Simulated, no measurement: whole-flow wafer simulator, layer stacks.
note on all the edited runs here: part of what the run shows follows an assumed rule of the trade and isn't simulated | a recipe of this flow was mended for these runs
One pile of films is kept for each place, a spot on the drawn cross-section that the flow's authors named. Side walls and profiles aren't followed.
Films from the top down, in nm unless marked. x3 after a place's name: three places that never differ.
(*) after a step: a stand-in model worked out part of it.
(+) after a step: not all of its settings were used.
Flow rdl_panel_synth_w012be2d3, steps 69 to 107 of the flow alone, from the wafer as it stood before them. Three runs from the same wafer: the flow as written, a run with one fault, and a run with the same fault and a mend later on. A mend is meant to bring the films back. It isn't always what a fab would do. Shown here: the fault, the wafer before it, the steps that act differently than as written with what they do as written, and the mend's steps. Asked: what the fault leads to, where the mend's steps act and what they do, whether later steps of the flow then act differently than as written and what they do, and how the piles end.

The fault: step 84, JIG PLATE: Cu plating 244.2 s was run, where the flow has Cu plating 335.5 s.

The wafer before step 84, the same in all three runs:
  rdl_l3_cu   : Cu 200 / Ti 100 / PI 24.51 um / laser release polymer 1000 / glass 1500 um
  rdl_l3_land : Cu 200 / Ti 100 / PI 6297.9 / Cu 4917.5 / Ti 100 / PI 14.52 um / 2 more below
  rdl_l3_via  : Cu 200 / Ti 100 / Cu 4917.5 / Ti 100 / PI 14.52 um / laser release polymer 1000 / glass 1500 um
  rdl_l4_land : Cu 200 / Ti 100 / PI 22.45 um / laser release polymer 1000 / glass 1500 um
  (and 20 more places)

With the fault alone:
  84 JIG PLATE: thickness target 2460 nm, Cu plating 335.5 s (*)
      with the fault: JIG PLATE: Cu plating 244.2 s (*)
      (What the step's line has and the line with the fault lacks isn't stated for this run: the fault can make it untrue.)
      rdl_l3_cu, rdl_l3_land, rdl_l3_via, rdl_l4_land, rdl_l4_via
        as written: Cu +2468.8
        with the fault: Cu +1797
  Later steps of the flow that act differently than as written (1 more step differs only slightly, by at most 2% or 0.5 nm, whichever is larger, and isn't shown):
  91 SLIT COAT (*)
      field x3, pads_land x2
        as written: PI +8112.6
        with the fault: PI +7656.3
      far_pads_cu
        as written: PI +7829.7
        with the fault: PI +7378.1
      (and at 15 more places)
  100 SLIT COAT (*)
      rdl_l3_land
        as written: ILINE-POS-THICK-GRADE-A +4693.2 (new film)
        with the fault: ILINE-POS-THICK-GRADE-A +4899.6 (new film)
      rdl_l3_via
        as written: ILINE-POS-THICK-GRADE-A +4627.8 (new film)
        with the fault: ILINE-POS-THICK-GRADE-A +4901.8 (new film)
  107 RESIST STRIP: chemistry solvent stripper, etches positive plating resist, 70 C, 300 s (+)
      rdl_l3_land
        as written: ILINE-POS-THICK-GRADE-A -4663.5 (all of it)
        with the fault: ILINE-POS-THICK-GRADE-A -4869.9 (all of it)
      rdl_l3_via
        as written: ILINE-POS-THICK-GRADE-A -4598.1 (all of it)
        with the fault: ILINE-POS-THICK-GRADE-A -4872.1 (all of it)
  At the end the piles differ from the flow's by more than 2% or 0.5 nm, whichever is larger, at rdl_l1_cu, rdl_l1_land, rdl_l2_cu and 8 more.
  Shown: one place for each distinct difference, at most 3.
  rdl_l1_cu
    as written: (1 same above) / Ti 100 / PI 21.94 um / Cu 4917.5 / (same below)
    with the fault: (1 same above) / Ti 100 / PI 21.48 um / Cu 4917.5 / (same below)
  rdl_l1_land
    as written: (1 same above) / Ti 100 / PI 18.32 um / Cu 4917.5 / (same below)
    with the fault: (1 same above) / Ti 100 / PI 17.87 um / Cu 4917.5 / (same below)
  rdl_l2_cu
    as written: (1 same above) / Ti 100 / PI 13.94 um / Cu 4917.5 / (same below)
    with the fault: (1 same above) / Ti 100 / PI 13.48 um / Cu 4917.5 / (same below)

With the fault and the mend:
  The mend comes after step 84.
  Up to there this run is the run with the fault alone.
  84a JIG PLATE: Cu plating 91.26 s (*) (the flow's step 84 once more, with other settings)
      rdl_l3_cu, rdl_l3_land, rdl_l3_via, rdl_l4_land, rdl_l4_via
        Cu +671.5
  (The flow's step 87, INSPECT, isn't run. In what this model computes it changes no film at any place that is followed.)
  No later step of the flow acts differently than as written, at any place that is followed, by more than 2% or 0.5 nm, whichever is larger.
  At the end the piles differ from the flow's only slightly at the places that both follow, by at most 2% or 0.5 nm, whichever is larger.
